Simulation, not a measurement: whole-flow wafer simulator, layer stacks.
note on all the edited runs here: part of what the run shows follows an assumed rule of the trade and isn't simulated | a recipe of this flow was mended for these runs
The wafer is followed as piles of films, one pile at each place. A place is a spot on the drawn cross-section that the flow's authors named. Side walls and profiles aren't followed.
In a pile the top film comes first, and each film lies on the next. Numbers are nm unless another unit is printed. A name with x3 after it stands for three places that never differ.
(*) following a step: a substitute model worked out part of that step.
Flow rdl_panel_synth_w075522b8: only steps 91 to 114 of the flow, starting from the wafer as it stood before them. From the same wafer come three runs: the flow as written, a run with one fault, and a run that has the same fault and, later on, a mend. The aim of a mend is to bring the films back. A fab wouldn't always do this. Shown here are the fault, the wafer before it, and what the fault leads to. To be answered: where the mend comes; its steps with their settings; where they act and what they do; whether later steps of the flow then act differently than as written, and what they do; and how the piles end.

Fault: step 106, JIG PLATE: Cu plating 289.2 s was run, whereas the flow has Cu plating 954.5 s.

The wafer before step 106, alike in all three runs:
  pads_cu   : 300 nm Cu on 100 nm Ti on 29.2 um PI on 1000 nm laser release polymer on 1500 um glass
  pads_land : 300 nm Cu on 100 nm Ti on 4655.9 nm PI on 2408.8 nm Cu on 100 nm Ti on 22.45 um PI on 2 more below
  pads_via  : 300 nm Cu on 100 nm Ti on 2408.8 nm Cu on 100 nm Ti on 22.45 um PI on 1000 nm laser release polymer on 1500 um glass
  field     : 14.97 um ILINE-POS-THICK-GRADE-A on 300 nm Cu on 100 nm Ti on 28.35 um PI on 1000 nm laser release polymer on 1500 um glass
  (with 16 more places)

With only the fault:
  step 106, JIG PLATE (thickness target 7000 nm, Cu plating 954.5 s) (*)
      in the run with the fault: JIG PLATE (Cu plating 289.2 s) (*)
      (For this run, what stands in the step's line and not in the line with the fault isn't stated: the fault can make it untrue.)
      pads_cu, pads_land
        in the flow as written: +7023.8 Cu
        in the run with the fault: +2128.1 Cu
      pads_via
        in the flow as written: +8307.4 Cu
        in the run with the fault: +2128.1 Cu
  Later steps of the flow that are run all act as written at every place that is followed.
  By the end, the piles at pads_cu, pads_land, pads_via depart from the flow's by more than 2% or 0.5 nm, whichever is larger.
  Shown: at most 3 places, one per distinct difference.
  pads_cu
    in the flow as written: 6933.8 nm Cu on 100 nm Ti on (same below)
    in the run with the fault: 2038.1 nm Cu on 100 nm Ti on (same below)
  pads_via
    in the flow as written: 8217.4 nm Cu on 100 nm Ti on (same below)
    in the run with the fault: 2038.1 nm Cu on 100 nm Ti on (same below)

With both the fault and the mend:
  The mend stands after step 106.
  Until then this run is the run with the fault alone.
  step 106a, JIG PLATE (Cu plating 665.3 s) (*) (the flow's step 106 again, with other settings)
      pads_cu, pads_land
        +4895.7 Cu
      pads_via
        +6179.3 Cu
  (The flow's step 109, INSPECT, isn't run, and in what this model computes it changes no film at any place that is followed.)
  Later steps of the flow that are run all act as written at every place that is followed.
  By the end, the piles equal the flow's at every place that both follow.
